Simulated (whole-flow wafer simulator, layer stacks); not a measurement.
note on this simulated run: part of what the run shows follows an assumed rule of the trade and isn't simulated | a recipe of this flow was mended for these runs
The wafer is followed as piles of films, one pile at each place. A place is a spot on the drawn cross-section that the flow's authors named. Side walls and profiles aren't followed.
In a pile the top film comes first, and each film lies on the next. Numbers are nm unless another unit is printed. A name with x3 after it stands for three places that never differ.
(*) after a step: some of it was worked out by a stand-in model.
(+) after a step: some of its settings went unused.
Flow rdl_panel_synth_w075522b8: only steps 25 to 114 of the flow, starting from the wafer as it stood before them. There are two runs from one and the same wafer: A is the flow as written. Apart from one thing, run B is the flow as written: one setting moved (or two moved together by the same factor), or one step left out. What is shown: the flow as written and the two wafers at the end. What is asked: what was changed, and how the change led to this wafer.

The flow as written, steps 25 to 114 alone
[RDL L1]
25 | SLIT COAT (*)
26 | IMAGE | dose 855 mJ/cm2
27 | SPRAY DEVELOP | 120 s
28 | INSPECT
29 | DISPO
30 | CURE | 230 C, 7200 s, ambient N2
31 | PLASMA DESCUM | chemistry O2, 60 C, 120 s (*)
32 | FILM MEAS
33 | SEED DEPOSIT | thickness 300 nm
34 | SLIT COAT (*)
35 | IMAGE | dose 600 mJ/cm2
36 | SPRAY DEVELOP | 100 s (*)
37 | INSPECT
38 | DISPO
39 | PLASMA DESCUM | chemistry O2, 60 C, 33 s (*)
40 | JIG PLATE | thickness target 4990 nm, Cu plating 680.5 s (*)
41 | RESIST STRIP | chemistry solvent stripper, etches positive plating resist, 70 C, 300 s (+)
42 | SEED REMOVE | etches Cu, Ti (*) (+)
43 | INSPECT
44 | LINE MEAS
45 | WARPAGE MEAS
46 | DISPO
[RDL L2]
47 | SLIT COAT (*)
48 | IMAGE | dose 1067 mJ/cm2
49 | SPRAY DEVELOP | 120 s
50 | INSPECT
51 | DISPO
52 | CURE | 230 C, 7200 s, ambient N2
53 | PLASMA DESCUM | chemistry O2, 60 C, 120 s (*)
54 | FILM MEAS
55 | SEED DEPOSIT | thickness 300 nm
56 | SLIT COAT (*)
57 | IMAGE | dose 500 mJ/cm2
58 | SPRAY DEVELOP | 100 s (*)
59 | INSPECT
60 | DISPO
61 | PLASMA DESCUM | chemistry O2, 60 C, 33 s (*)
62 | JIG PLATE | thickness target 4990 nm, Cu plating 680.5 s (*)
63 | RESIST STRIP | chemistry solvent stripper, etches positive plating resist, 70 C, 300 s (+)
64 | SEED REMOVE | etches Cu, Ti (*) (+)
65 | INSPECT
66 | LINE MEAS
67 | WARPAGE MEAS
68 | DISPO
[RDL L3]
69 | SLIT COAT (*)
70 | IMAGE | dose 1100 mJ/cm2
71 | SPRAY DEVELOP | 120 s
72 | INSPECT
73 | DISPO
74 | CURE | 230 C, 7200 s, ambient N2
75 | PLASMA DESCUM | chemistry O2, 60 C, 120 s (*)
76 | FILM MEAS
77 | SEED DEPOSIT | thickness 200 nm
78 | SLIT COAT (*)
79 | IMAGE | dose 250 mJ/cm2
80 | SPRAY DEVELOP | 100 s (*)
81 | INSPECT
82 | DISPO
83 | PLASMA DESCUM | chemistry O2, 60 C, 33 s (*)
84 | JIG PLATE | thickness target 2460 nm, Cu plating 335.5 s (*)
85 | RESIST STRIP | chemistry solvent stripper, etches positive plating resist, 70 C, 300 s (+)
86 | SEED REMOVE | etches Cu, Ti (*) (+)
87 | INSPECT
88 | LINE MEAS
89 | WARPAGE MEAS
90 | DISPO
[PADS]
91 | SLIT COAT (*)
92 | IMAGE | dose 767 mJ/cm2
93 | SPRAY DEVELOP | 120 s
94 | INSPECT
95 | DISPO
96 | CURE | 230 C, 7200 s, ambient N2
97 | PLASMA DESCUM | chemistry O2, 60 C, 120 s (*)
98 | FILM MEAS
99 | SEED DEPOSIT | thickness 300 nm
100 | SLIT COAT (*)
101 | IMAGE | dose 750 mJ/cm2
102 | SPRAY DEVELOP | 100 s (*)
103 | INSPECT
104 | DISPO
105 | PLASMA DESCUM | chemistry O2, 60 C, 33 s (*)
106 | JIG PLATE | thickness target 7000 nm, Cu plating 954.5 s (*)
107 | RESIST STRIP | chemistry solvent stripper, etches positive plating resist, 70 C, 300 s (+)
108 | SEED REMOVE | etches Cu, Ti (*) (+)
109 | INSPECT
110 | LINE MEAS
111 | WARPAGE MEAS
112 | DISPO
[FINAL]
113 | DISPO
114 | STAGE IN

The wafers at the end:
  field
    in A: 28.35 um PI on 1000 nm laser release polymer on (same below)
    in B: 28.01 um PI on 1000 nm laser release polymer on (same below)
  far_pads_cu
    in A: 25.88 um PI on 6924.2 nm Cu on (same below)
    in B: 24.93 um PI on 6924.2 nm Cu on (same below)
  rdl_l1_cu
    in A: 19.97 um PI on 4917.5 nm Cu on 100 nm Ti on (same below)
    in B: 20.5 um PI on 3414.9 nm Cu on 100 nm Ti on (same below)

Cause: step 40, JIG PLATE: Cu plating 476.3 s was run, though the flow has Cu plating 680.5 s.

The path from the change to this, step by step:
  40 | JIG PLATE | thickness target 4990 nm, Cu plating 680.5 s (*)
      rdl_l1_cu, rdl_l1_land, rdl_l1_via, rdl_l1_rim, rdl_l2_land, rdl_l2_via: A Cu gains 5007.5 | B Cu gains 3504.9
  47 | SLIT COAT (*)
      field, rdl_l3_cu, rdl_l3_space and 7 more: A PI gains 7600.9 | B PI gains 7263.4
      rdl_l2_cu, rdl_l2_space: A PI gains 8899.9 | B PI gains 8163.7
      (as well as at 5 more places)
  56 | SLIT COAT (*)
      rdl_l1_cu: A ILINE-POS-THICK-GRADE-A gains 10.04 um (new film) | B ILINE-POS-THICK-GRADE-A gains 10.17 um (new film)
      rdl_l1_space: A ILINE-POS-THICK-GRADE-A gains 11.02 um (new film) | B ILINE-POS-THICK-GRADE-A gains 10.88 um (new film)
      (as well as at 4 more places)
  58 | SPRAY DEVELOP | 100 s (*)
      rdl_l2_land: A ILINE-POS-THICK-GRADE-A loses 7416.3 (all of it) | B ILINE-POS-THICK-GRADE-A loses 7637.2 (all of it)
      rdl_l2_via: A ILINE-POS-THICK-GRADE-A loses 12.83 um (all of it) | B ILINE-POS-THICK-GRADE-A loses 13.08 um (all of it)
  63 | RESIST STRIP | chemistry solvent stripper, etches positive plating resist, 70 C, 300 s (+)
      rdl_l1_cu: A ILINE-POS-THICK-GRADE-A loses 10.01 um (all of it) | B ILINE-POS-THICK-GRADE-A loses 10.14 um (all of it)
      rdl_l1_space: A ILINE-POS-THICK-GRADE-A loses 10.99 um (all of it) | B ILINE-POS-THICK-GRADE-A loses 10.85 um (all of it)
      (as well as at 2 more places)
  69 | SLIT COAT (*)
      far_pads_cu: A PI gains 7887 | B PI gains 7713.7
      rdl_l1_land: A PI gains 6541.5 | B PI gains 6736.1
      (as well as at 5 more places)
  78 | SLIT COAT (*)
      rdl_l1_cu: A ILINE-POS-THICK-GRADE-A gains 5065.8 (new film) | B ILINE-POS-THICK-GRADE-A gains 5262.7 (new film)
      rdl_l1_space: A ILINE-POS-THICK-GRADE-A gains 5190.8 (new film) | B ILINE-POS-THICK-GRADE-A gains 5380.4 (new film)
      (as well as at 4 more places)
  85 | RESIST STRIP | chemistry solvent stripper, etches positive plating resist, 70 C, 300 s (+)
      rdl_l1_cu: A ILINE-POS-THICK-GRADE-A loses 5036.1 (all of it) | B ILINE-POS-THICK-GRADE-A loses 5233 (all of it)
      rdl_l1_space: A ILINE-POS-THICK-GRADE-A loses 5161.1 (all of it) | B ILINE-POS-THICK-GRADE-A loses 5350.7 (all of it)
      (as well as at 4 more places)
  91 | SLIT COAT (*)
      rdl_l1_via: A PI gains 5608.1 | B PI gains 5731
  100 | SLIT COAT (*)
      far_pads_cu: A ILINE-POS-THICK-GRADE-A gains 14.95 um (new film) | B ILINE-POS-THICK-GRADE-A gains 14.82 um (new film)
      rdl_l1_cu: A ILINE-POS-THICK-GRADE-A gains 15.24 um (new film) | B ILINE-POS-THICK-GRADE-A gains 15.09 um (new film)
      (as well as at 8 more places)
  107 | RESIST STRIP | chemistry solvent stripper, etches positive plating resist, 70 C, 300 s (+)
      far_pads_cu: A ILINE-POS-THICK-GRADE-A loses 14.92 um (all of it) | B ILINE-POS-THICK-GRADE-A loses 14.79 um (all of it)
      rdl_l1_cu: A ILINE-POS-THICK-GRADE-A loses 15.21 um (all of it) | B ILINE-POS-THICK-GRADE-A loses 15.06 um (all of it)
      (as well as at 8 more places)
